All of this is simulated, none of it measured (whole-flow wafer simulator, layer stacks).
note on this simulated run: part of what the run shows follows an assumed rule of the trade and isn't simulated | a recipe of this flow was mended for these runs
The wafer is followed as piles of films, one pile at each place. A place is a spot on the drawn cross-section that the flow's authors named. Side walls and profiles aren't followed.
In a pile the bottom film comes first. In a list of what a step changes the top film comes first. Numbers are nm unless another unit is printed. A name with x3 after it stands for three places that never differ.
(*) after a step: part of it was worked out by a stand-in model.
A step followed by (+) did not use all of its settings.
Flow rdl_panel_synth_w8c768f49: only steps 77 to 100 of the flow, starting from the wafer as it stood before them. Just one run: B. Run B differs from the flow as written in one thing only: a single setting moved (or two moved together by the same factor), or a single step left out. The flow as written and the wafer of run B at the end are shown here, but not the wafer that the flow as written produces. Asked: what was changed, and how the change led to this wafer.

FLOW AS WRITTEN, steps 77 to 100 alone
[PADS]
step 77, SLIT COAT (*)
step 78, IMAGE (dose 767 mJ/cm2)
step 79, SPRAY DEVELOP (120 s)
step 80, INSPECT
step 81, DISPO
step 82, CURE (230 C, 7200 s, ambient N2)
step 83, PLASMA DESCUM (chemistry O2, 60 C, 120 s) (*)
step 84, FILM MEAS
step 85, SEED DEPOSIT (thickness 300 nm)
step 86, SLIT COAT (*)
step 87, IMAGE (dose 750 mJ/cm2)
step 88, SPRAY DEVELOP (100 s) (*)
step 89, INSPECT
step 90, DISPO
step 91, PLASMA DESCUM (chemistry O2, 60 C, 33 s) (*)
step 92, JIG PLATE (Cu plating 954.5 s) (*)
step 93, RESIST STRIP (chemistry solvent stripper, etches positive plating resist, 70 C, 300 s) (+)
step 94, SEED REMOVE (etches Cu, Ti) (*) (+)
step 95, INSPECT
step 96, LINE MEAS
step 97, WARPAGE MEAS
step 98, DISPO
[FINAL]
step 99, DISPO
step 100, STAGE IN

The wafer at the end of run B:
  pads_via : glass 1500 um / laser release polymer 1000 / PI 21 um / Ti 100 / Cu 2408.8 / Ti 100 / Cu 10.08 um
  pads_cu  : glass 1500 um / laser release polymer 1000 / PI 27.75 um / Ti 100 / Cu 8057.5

What caused this: step 92, JIG PLATE: Cu plating 1107 s was run, though the flow has Cu plating 954.5 s.

How this came from the change, step by step:
  step 92, JIG PLATE (Cu plating 954.5 s) (*)
      pads_via: +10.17 um Cu (it would be, as written: +8307.4 Cu)
      pads_cu, pads_land: +8147.5 Cu (it would be, as written: +7023.8 Cu)
